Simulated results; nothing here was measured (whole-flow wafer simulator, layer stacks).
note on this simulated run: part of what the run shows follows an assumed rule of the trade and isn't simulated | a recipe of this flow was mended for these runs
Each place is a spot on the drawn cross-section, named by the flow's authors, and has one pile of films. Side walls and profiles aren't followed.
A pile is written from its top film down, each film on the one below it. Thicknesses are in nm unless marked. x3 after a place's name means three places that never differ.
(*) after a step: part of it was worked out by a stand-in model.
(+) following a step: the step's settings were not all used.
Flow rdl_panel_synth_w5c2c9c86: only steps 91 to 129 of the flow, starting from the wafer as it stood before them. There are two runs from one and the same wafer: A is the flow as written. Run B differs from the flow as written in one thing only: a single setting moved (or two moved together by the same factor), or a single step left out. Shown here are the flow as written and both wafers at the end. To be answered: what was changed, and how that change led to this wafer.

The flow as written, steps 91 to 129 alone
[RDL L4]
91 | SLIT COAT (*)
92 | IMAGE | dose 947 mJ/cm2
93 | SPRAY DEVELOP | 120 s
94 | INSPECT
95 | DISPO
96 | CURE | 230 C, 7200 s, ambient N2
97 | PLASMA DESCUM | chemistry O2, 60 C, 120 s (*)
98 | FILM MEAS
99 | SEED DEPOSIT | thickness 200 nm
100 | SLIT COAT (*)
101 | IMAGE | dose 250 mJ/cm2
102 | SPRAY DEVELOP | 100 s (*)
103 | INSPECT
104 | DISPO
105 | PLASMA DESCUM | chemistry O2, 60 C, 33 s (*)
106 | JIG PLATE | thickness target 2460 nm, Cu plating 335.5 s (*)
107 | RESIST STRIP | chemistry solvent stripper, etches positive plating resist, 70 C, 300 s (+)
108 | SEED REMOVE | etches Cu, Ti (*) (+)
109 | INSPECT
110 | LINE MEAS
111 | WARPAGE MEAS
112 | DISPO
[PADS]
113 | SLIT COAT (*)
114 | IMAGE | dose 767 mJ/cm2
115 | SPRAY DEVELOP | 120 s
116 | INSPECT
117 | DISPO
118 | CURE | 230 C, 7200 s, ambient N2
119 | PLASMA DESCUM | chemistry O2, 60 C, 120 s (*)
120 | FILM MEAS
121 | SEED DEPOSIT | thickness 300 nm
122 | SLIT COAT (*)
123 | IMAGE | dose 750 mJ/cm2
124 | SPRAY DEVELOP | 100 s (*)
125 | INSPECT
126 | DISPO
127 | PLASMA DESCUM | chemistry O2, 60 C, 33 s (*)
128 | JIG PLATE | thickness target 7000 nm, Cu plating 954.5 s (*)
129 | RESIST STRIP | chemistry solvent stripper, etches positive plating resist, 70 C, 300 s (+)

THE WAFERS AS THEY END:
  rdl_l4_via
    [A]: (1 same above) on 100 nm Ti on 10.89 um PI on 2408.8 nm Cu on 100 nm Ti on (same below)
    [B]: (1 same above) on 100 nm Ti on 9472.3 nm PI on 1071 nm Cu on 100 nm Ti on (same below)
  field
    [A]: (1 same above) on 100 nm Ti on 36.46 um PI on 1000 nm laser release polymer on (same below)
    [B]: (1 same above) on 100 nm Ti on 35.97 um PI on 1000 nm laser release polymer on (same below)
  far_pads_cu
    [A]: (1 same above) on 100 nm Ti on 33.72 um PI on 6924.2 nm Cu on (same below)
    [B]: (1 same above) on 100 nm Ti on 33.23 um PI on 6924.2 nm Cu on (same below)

The reason: step 106, JIG PLATE: Cu plating 153.7 s was run, whereas the flow has Cu plating 335.5 s.

The path from the change to this, step by step:
  106 | JIG PLATE | thickness target 2460 nm, Cu plating 335.5 s (*)
      rdl_l4_cu, rdl_l4_land, rdl_l4_via, pads_land, pads_via: A +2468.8 Cu | B +1131 Cu
  113 | SLIT COAT (*)
      rdl_l4_via: A +10.89 um PI (new film) | B +9472.3 PI (new film)
      field: A +5893.8 PI | B +5405.1 PI
      (also at 21 further places)
  122 | SLIT COAT (*)
      rdl_l2_cu, rdl_l2_space: A +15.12 um ILINE-POS-THICK-GRADE-A (new film) | B +15.13 um ILINE-POS-THICK-GRADE-A (new film)
      rdl_l1_space: A +15.17 um ILINE-POS-THICK-GRADE-A (new film) | B +15.18 um ILINE-POS-THICK-GRADE-A (new film)
      (also at 13 further places)
  124 | SPRAY DEVELOP | 100 s (*)
      pads_cu: A -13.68 um ILINE-POS-THICK-GRADE-A (all of it) | B -13.61 um ILINE-POS-THICK-GRADE-A (all of it)
      pads_land: A -13.11 um ILINE-POS-THICK-GRADE-A (all of it) | B -13.23 um ILINE-POS-THICK-GRADE-A (all of it)
      (also at 1 further place)
  128 | JIG PLATE | thickness target 7000 nm, Cu plating 954.5 s (*)
      pads_via: A +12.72 um Au/Ni/Cu (new film) | B +12.9 um Au/Ni/Cu (new film)
  129 | RESIST STRIP | chemistry solvent stripper, etches positive plating resist, 70 C, 300 s (+)
      rdl_l2_cu, rdl_l2_space: A -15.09 um ILINE-POS-THICK-GRADE-A (all of it) | B -15.1 um ILINE-POS-THICK-GRADE-A (all of it)
      rdl_l1_space: A -15.14 um ILINE-POS-THICK-GRADE-A (all of it) | B -15.15 um ILINE-POS-THICK-GRADE-A (all of it)
      (also at 10 further places)
